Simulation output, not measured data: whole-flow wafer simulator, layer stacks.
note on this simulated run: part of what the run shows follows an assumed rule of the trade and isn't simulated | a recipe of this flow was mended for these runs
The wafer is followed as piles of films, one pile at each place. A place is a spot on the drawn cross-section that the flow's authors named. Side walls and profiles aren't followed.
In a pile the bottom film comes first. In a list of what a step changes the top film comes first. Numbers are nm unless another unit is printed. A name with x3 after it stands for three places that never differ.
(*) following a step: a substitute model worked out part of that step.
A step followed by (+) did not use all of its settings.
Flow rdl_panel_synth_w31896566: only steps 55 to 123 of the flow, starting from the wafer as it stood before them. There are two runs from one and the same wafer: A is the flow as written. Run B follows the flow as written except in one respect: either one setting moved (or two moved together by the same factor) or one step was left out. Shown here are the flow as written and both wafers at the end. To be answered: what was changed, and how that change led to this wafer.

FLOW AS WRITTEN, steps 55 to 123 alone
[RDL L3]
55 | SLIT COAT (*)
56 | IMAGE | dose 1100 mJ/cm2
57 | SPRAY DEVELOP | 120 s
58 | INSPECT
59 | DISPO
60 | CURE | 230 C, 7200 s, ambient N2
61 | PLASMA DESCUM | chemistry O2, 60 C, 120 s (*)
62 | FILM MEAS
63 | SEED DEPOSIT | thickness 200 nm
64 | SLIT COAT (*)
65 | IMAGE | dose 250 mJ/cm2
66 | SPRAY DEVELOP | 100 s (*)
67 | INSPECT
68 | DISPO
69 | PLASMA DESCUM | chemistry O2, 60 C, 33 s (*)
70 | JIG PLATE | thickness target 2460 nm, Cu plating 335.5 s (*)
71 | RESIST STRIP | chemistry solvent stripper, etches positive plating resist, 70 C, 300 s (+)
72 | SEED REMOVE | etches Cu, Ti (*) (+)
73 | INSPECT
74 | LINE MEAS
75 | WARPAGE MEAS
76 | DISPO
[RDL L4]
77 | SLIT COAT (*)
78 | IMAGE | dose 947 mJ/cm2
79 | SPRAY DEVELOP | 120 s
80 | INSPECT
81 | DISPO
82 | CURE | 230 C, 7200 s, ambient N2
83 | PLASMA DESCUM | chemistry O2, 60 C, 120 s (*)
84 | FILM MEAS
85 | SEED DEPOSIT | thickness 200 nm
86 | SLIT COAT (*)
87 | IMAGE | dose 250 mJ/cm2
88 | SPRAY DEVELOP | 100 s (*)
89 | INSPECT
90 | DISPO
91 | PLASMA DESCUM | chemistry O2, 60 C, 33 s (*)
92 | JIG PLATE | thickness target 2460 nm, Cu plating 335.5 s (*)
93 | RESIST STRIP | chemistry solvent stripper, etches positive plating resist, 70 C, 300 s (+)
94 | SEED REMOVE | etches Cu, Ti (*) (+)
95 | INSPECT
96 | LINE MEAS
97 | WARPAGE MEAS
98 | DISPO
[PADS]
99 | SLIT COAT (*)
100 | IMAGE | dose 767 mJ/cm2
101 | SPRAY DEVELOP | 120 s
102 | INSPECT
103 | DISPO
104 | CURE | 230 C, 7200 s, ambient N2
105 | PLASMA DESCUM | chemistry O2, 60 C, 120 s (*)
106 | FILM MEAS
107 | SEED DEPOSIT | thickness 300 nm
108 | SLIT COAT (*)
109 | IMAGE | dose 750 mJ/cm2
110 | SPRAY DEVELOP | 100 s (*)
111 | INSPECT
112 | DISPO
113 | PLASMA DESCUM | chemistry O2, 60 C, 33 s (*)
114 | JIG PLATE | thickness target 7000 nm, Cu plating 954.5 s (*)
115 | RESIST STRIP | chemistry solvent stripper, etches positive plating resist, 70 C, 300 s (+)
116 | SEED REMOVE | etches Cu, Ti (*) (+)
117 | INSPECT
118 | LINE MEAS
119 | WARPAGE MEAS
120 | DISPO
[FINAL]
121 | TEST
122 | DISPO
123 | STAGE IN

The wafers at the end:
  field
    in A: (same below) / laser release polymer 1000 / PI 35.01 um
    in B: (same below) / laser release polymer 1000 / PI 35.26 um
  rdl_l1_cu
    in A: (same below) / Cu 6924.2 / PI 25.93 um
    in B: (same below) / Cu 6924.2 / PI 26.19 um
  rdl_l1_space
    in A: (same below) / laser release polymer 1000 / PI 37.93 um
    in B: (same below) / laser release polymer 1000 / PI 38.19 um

The reason: step 70, JIG PLATE: Cu plating 385.8 s was run, though the flow has Cu plating 335.5 s.

Step by step, how the change led to this:
  70 | JIG PLATE | thickness target 2460 nm, Cu plating 335.5 s (*)
      rdl_l3_cu, rdl_l3_land, rdl_l3_via, rdl_l4_land, rdl_l4_via: A +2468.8 Cu | B +2839 Cu
  77 | SLIT COAT (*)
      field, pads_cu, pads_space, pads_land, pads_via: A +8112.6 PI | B +8371.4 PI
      rdl_l1_cu: A +7979.2 PI | B +8236.6 PI
      (and at 12 other places as well)
  99 | SLIT COAT (*)
      rdl_l4_via: A +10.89 um PI (new film) | B +10.86 um PI (new film)
  108 | SLIT COAT (*)
      rdl_l4_cu, rdl_l4_space: A +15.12 um ILINE-POS-THICK-GRADE-A (new film) | B +15.13 um ILINE-POS-THICK-GRADE-A (new film)
      rdl_l2_via: A +14.76 um ILINE-POS-THICK-GRADE-A (new film) | B +14.77 um ILINE-POS-THICK-GRADE-A (new film)
      (and at 6 other places as well)
  115 | RESIST STRIP | chemistry solvent stripper, etches positive plating resist, 70 C, 300 s (+)
      rdl_l4_cu, rdl_l4_space: A -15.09 um ILINE-POS-THICK-GRADE-A (all of it) | B -15.1 um ILINE-POS-THICK-GRADE-A (all of it)
      rdl_l2_via: A -14.73 um ILINE-POS-THICK-GRADE-A (all of it) | B -14.74 um ILINE-POS-THICK-GRADE-A (all of it)
      (and at 7 other places as well)
